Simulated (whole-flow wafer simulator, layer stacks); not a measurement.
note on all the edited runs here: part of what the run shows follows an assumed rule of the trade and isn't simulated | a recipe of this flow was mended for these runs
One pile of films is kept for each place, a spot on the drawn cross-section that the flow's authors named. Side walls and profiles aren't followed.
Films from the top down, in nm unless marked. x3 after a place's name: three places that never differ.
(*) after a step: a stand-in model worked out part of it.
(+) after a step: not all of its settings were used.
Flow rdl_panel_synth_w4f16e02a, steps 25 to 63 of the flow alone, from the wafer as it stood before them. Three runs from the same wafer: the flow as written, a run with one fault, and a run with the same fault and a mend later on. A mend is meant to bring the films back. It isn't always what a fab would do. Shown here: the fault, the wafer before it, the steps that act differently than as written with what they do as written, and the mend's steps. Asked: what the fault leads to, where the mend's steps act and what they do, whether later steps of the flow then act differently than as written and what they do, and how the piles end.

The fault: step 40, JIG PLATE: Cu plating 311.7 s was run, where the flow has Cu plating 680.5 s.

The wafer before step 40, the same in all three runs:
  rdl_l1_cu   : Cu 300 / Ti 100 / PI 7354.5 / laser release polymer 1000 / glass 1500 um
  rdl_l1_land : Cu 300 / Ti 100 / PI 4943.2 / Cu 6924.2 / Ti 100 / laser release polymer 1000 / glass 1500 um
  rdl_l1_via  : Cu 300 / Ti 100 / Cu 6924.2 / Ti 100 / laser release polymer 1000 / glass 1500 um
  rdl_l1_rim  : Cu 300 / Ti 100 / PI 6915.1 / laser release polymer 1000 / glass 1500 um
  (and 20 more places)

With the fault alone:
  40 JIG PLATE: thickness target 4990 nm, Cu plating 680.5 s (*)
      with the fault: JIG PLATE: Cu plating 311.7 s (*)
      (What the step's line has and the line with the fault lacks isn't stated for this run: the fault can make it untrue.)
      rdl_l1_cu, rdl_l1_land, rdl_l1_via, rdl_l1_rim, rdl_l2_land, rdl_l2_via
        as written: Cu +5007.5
        with the fault: Cu +2293.7
  Later steps of the flow that act differently than as written:
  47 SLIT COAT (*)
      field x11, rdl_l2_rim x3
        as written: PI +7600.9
        with the fault: PI +6996.3
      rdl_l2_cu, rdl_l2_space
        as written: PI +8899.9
        with the fault: PI +7581.3
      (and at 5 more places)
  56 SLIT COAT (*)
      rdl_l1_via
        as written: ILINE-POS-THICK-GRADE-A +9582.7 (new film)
        with the fault: ILINE-POS-THICK-GRADE-A +10.1 um (new film)
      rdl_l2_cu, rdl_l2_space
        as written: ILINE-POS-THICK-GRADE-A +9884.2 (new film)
        with the fault: ILINE-POS-THICK-GRADE-A +9525.8 (new film)
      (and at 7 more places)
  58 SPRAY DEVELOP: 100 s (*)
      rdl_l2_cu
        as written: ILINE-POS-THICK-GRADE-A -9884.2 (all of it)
        with the fault: ILINE-POS-THICK-GRADE-A -9525.8 (all of it)
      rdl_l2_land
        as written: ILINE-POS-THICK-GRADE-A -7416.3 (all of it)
        with the fault: ILINE-POS-THICK-GRADE-A -7823.9 (all of it)
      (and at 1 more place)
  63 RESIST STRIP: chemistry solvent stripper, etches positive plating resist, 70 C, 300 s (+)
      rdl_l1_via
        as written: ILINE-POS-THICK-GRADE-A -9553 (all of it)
        with the fault: ILINE-POS-THICK-GRADE-A -10.07 um (all of it)
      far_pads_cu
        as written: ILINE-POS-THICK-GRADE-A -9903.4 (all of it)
        with the fault: ILINE-POS-THICK-GRADE-A -9547.1 (all of it)
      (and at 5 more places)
  At the end the piles differ from the flow's by more than 2% or 0.5 nm, whichever is larger, at field x11, far_pads_cu, rdl_l1_cu and 11 more.
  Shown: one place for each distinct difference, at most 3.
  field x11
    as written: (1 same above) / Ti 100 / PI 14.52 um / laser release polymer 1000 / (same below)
    with the fault: (1 same above) / Ti 100 / PI 13.91 um / laser release polymer 1000 / (same below)
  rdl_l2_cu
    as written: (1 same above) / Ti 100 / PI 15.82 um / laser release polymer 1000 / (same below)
    with the fault: (1 same above) / Ti 100 / PI 14.5 um / laser release polymer 1000 / (same below)
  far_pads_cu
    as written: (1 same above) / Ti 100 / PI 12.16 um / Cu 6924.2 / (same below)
    with the fault: (1 same above) / Ti 100 / PI 10.86 um / Cu 6924.2 / (same below)

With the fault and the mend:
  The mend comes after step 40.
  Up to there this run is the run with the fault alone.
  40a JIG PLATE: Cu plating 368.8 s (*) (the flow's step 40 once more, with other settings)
      rdl_l1_cu, rdl_l1_land, rdl_l1_via, rdl_l1_rim, rdl_l2_land, rdl_l2_via
        Cu +2713.9
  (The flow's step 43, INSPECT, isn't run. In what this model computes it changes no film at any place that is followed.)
  No later step of the flow acts differently than as written at any place that is followed.
  At the end the piles are the same as the flow's at every place that both follow.
